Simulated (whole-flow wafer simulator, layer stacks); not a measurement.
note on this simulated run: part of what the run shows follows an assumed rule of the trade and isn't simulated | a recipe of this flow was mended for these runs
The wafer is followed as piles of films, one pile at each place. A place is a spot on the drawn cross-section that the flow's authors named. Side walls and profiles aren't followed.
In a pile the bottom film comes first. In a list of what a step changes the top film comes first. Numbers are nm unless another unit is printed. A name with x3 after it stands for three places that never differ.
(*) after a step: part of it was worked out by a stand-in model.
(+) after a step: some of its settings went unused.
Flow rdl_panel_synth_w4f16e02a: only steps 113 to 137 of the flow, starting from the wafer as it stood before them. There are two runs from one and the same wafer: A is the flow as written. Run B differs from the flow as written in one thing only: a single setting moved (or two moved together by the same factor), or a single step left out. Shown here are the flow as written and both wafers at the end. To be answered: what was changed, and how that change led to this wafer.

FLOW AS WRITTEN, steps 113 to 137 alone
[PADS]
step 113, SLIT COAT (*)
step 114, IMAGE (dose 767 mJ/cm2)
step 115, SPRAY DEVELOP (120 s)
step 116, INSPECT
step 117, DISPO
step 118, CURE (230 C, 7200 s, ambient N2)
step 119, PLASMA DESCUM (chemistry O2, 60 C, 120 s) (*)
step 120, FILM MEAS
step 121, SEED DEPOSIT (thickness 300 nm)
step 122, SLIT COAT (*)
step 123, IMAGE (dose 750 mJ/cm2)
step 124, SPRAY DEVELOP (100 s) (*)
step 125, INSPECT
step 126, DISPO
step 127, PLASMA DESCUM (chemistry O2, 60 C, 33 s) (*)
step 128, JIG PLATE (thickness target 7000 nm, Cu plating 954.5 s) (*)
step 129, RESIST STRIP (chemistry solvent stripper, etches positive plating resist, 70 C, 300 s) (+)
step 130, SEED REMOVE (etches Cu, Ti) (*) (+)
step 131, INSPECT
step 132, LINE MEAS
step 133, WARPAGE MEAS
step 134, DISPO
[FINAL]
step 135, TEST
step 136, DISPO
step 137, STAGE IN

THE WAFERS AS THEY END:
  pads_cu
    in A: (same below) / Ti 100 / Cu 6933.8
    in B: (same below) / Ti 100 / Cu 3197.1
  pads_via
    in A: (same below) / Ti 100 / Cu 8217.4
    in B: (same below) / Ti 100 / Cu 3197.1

Cause: step 128, JIG PLATE: Cu plating 446.7 s was run, whereas the flow has Cu plating 954.5 s.

How this came from the change, step by step:
  step 128, JIG PLATE (thickness target 7000 nm, Cu plating 954.5 s) (*)
      pads_cu, pads_land: A Cu gains 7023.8 | B Cu gains 3287.1
      pads_via: A Cu gains 8307.4 | B Cu gains 3287.1
